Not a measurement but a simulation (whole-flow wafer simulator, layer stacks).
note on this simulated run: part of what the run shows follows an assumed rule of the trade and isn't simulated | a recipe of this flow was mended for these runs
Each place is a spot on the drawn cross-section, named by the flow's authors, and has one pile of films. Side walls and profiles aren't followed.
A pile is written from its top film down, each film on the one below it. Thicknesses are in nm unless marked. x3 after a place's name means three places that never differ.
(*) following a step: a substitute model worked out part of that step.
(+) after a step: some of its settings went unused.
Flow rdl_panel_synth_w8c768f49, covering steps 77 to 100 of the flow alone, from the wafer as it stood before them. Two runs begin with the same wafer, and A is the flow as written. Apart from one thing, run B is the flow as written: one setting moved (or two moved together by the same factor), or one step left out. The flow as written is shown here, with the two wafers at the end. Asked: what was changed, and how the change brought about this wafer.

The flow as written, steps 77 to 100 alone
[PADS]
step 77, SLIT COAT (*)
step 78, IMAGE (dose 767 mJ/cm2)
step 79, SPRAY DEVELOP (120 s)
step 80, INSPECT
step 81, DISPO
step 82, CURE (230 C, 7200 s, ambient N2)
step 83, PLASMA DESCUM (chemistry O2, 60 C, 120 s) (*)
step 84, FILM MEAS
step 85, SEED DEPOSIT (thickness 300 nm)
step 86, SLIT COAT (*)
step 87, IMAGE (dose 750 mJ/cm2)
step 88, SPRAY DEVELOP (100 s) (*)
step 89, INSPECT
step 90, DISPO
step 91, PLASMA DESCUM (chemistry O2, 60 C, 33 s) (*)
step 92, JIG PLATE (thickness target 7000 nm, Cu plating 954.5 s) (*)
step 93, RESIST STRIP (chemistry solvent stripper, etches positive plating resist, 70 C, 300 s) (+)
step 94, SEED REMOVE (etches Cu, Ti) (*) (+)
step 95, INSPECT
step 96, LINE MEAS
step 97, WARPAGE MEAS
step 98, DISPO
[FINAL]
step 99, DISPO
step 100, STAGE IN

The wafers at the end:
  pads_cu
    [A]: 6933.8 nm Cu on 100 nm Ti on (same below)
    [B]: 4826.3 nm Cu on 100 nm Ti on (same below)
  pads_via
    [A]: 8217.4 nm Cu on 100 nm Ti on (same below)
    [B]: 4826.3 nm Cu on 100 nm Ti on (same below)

The reason: step 92, JIG PLATE: Cu plating 668.1 s was run, whereas the flow has Cu plating 954.5 s.

Step by step, how the change led to this:
  step 92, JIG PLATE (thickness target 7000 nm, Cu plating 954.5 s) (*)
      pads_cu, pads_land: A +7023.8 Cu | B +4916.3 Cu
      pads_via: A +8307.4 Cu | B +4916.3 Cu
